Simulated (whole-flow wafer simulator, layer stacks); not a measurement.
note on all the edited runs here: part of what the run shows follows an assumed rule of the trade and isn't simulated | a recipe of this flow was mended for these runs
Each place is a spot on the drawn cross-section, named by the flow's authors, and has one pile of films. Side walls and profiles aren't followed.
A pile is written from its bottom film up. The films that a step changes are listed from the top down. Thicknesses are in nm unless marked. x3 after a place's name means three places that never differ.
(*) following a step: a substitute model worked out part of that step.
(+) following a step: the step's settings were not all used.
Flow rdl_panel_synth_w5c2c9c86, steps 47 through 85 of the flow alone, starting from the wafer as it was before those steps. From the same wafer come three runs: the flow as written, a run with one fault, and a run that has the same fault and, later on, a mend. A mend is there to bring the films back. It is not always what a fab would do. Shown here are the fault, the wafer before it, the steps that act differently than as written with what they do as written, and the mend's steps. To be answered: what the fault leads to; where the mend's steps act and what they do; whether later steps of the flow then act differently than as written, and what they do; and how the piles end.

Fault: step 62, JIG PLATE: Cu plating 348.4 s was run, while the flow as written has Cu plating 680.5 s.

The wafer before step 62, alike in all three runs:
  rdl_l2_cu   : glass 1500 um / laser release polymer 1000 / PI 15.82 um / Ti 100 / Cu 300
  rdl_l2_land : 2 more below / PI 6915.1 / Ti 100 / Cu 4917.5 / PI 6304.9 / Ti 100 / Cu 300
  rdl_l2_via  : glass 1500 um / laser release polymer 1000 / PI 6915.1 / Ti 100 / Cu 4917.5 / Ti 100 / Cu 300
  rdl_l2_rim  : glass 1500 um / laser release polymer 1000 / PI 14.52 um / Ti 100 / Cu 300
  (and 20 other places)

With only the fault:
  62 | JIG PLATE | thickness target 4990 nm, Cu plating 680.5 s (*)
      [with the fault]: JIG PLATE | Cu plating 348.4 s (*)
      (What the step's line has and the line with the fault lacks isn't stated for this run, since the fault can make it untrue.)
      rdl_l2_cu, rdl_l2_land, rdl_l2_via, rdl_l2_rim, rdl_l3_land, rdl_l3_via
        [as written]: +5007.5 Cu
        [with the fault]: +2563.7 Cu
  Steps further on in the flow that do not act as written:
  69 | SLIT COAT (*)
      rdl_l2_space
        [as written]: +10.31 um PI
        [with the fault]: +8383.7 PI
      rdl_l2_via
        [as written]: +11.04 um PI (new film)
        [with the fault]: +9809.5 PI (new film)
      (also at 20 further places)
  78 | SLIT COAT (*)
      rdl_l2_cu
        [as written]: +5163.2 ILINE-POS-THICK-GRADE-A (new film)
        [with the fault]: +5006.5 ILINE-POS-THICK-GRADE-A (new film)
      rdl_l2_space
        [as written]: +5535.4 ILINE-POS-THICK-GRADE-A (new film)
        [with the fault]: +5201 ILINE-POS-THICK-GRADE-A (new film)
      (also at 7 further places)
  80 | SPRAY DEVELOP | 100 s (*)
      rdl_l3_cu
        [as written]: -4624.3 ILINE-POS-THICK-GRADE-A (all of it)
        [with the fault]: -4443.1 ILINE-POS-THICK-GRADE-A (all of it)
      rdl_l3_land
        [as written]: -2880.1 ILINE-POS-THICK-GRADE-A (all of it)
        [with the fault]: -3048.4 ILINE-POS-THICK-GRADE-A (all of it)
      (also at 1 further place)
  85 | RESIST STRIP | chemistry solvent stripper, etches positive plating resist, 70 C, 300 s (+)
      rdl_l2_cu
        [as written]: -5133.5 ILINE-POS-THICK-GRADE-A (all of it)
        [with the fault]: -4976.8 ILINE-POS-THICK-GRADE-A (all of it)
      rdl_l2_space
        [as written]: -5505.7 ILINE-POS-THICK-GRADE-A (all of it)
        [with the fault]: -5171.3 ILINE-POS-THICK-GRADE-A (all of it)
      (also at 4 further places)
  The piles end different from the flow's at field x7, far_pads_cu, rdl_l1_cu and 15 more by more than 2% or 0.5 nm, whichever is larger.
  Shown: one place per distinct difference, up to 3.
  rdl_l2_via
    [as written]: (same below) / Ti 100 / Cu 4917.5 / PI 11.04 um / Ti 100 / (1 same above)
    [with the fault]: (same below) / Ti 100 / Cu 2473.7 / PI 9809.5 / Ti 100 / (1 same above)
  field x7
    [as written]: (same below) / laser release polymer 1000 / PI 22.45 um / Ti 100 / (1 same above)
    [with the fault]: (same below) / laser release polymer 1000 / PI 21.71 um / Ti 100 / (1 same above)
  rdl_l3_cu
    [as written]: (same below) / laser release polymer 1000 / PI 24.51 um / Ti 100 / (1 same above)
    [with the fault]: (same below) / laser release polymer 1000 / PI 22.72 um / Ti 100 / (1 same above)

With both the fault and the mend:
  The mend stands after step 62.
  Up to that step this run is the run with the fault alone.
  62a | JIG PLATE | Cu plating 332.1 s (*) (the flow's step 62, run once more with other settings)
      rdl_l2_cu, rdl_l2_land, rdl_l2_via, rdl_l2_rim, rdl_l3_land, rdl_l3_via
        +2443.8 Cu
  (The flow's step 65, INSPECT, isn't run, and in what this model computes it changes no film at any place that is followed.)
  Later steps of the flow that are run all act as written at every place that is followed.
  By the end, the piles equal the flow's at every place that both follow.
